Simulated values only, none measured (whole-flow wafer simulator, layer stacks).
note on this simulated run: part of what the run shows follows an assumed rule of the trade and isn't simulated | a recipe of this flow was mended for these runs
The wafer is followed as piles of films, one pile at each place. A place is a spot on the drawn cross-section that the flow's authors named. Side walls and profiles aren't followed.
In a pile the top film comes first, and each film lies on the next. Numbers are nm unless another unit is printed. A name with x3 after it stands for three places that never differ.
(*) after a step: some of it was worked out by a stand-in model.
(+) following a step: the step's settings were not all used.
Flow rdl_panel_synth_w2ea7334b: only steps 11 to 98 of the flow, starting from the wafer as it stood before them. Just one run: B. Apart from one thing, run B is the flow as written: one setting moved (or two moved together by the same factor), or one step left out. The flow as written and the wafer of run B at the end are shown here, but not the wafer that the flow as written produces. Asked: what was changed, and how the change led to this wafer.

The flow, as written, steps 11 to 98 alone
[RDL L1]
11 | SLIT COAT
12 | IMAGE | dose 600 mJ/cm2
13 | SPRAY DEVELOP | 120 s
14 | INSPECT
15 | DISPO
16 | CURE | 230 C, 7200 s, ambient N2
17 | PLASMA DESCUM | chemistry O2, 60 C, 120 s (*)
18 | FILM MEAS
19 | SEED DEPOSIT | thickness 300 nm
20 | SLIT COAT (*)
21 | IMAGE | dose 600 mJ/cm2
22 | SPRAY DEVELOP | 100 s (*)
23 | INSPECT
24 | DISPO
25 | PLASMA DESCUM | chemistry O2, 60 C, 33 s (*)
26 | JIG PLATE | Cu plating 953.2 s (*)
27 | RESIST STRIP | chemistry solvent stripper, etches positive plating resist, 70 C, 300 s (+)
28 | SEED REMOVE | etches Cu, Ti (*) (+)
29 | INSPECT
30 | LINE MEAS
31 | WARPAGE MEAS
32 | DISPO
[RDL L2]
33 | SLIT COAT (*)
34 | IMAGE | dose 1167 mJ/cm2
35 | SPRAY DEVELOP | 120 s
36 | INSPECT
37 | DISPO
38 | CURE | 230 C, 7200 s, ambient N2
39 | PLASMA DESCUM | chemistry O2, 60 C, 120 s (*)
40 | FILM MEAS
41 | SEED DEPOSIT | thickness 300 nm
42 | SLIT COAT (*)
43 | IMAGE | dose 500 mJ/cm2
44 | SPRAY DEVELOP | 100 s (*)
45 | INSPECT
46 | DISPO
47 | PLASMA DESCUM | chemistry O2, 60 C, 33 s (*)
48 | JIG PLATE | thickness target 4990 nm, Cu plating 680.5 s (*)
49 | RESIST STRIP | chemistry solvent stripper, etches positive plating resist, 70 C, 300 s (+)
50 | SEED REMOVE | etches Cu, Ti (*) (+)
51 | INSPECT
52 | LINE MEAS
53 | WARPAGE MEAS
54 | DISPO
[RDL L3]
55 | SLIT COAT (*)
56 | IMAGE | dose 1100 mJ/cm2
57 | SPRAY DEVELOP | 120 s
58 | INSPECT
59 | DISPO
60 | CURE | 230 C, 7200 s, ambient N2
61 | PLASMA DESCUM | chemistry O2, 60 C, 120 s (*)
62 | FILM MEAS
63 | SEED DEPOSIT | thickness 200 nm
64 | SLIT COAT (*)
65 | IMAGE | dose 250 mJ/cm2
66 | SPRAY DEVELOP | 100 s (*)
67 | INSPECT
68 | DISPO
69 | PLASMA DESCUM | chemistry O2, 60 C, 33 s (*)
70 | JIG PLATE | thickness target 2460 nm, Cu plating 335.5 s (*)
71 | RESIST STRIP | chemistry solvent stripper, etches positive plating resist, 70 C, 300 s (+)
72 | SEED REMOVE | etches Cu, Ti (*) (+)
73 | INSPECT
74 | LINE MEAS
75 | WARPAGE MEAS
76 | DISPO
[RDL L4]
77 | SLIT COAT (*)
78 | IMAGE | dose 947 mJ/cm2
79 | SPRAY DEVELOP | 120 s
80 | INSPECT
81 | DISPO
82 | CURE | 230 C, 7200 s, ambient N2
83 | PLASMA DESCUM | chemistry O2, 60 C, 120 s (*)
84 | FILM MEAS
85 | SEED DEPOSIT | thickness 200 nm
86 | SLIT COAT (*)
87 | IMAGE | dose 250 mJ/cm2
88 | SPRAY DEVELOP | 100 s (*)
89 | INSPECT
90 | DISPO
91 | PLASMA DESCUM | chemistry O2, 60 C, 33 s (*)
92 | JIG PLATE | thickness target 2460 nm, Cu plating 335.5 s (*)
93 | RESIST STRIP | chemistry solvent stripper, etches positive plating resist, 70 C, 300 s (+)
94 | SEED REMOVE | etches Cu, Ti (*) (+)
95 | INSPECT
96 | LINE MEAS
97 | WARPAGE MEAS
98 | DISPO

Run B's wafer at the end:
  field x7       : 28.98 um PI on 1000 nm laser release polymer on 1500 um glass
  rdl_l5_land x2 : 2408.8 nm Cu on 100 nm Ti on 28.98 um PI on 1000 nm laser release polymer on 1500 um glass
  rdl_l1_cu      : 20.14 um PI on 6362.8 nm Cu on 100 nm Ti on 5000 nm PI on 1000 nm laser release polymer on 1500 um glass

The reason: step 26, JIG PLATE: Cu plating 876.9 s was run, though the flow has Cu plating 953.2 s.

The path from the change to this, step by step:
  26 | JIG PLATE | Cu plating 953.2 s (*)
      rdl_l1_cu, rdl_l1_via, rdl_l1_rim, rdl_l2_land, rdl_l2_via: +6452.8 Cu (as written it would have been: +7014.2 Cu)
  33 | SLIT COAT (*)
      rdl_l1_space: +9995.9 PI (as written it would have been: +10.38 um PI)
      rdl_l2_cu, rdl_l2_space: +9623.1 PI (as written it would have been: +9908.1 PI)
  42 | SLIT COAT (*)
      rdl_l2_cu, rdl_l2_space: +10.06 um ILINE-POS-THICK-GRADE-A (new film) (as written it would have been: +10.13 um ILINE-POS-THICK-GRADE-A (new film))
      rdl_l1_space: +10.45 um ILINE-POS-THICK-GRADE-A (new film) (as written it would have been: +10.52 um ILINE-POS-THICK-GRADE-A (new film))
      (as well as at 2 more places)
  44 | SPRAY DEVELOP | 100 s (*)
      rdl_l2_cu: -10.06 um ILINE-POS-THICK-GRADE-A (all of it) (as written it would have been: -10.13 um ILINE-POS-THICK-GRADE-A (all of it))
      rdl_l2_via: -12.59 um ILINE-POS-THICK-GRADE-A (all of it) (as written it would have been: -12.5 um ILINE-POS-THICK-GRADE-A (all of it))
  49 | RESIST STRIP | chemistry solvent stripper, etches positive plating resist, 70 C, 300 s (+)
      rdl_l1_space: -10.42 um ILINE-POS-THICK-GRADE-A (all of it) (as written it would have been: -10.49 um ILINE-POS-THICK-GRADE-A (all of it))
      rdl_l1_via: -10.12 um ILINE-POS-THICK-GRADE-A (all of it) (as written it would have been: -10.05 um ILINE-POS-THICK-GRADE-A (all of it))
      (as well as at 1 more place)
  55 | SLIT COAT (*)
      rdl_l2_space: +10.51 um PI (as written it would have been: +10.58 um PI)
      rdl_l2_via: +10.82 um PI (new film) (as written it would have been: +10.74 um PI (new film))
